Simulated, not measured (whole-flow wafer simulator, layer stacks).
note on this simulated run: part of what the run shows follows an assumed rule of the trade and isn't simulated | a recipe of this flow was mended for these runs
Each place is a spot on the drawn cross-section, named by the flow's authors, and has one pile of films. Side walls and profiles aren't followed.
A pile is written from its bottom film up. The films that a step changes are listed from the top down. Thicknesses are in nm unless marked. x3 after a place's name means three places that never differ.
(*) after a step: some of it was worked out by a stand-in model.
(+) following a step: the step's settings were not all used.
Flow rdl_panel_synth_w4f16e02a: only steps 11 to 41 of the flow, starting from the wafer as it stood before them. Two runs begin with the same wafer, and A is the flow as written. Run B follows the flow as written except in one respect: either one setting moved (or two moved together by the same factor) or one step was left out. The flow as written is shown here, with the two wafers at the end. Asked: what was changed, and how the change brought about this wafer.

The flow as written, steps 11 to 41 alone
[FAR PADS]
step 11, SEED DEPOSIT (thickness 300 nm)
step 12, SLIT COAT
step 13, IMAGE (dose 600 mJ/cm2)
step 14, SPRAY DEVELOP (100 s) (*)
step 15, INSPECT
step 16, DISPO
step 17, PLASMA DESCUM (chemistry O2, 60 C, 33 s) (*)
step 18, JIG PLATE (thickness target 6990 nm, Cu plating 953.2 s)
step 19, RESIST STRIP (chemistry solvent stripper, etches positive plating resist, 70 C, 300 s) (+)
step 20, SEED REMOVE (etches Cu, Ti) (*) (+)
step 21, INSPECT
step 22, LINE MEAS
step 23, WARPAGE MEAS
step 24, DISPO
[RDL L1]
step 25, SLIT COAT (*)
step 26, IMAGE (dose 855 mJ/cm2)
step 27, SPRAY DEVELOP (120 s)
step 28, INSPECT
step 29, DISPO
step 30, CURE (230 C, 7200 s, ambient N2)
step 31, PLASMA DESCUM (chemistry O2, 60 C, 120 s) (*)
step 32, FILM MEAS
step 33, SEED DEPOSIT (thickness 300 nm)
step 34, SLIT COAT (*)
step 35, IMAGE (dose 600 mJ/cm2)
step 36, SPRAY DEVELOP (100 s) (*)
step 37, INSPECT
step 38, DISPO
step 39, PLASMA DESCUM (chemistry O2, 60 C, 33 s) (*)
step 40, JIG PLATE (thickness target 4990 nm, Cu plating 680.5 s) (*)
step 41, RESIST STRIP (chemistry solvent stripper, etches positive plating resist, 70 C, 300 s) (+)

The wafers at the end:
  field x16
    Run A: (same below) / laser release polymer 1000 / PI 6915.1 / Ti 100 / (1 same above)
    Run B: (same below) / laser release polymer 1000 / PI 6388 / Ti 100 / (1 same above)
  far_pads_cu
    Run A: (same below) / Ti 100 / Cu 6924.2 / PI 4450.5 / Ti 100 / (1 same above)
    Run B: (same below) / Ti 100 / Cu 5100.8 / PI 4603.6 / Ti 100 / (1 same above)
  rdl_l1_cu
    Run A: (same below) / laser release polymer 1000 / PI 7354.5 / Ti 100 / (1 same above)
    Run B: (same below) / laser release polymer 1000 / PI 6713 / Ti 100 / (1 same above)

What caused this: step 18, JIG PLATE: Cu plating 705.4 s was run, whereas the flow has Cu plating 953.2 s.

How this came from the change, step by step:
  step 18, JIG PLATE (thickness target 6990 nm, Cu plating 953.2 s)
      far_pads_cu, rdl_l1_land, rdl_l1_via: A +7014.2 Cu | B +5190.8 Cu
  step 25, SLIT COAT (*)
      field x16, rdl_l1_rim x3: A +6915.1 PI (new film) | B +6388 PI (new film)
      far_pads_cu: A +4450.5 PI (new film) | B +4603.6 PI (new film)
      (and at 2 other places as well)
  step 34, SLIT COAT (*)
      far_pads_cu: A +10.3 um ILINE-POS-THICK-GRADE-A (new film) | B +10.6 um ILINE-POS-THICK-GRADE-A (new film)
      rdl_l1_cu: A +12.38 um ILINE-POS-THICK-GRADE-A (new film) | B +12.24 um ILINE-POS-THICK-GRADE-A (new film)
      (and at 3 other places as well)
  step 36, SPRAY DEVELOP (100 s) (*)
      rdl_l1_cu: A -12.38 um ILINE-POS-THICK-GRADE-A (all of it) | B -12.24 um ILINE-POS-THICK-GRADE-A (all of it)
      rdl_l1_land: A -9677 ILINE-POS-THICK-GRADE-A (all of it) | B -9996.9 ILINE-POS-THICK-GRADE-A (all of it)
      (and at 1 other place as well)
  step 41, RESIST STRIP (chemistry solvent stripper, etches positive plating resist, 70 C, 300 s) (+)
      far_pads_cu: A -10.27 um ILINE-POS-THICK-GRADE-A (all of it) | B -10.57 um ILINE-POS-THICK-GRADE-A (all of it)
      rdl_l1_space: A -12.36 um ILINE-POS-THICK-GRADE-A (all of it) | B -12.22 um ILINE-POS-THICK-GRADE-A (all of it)
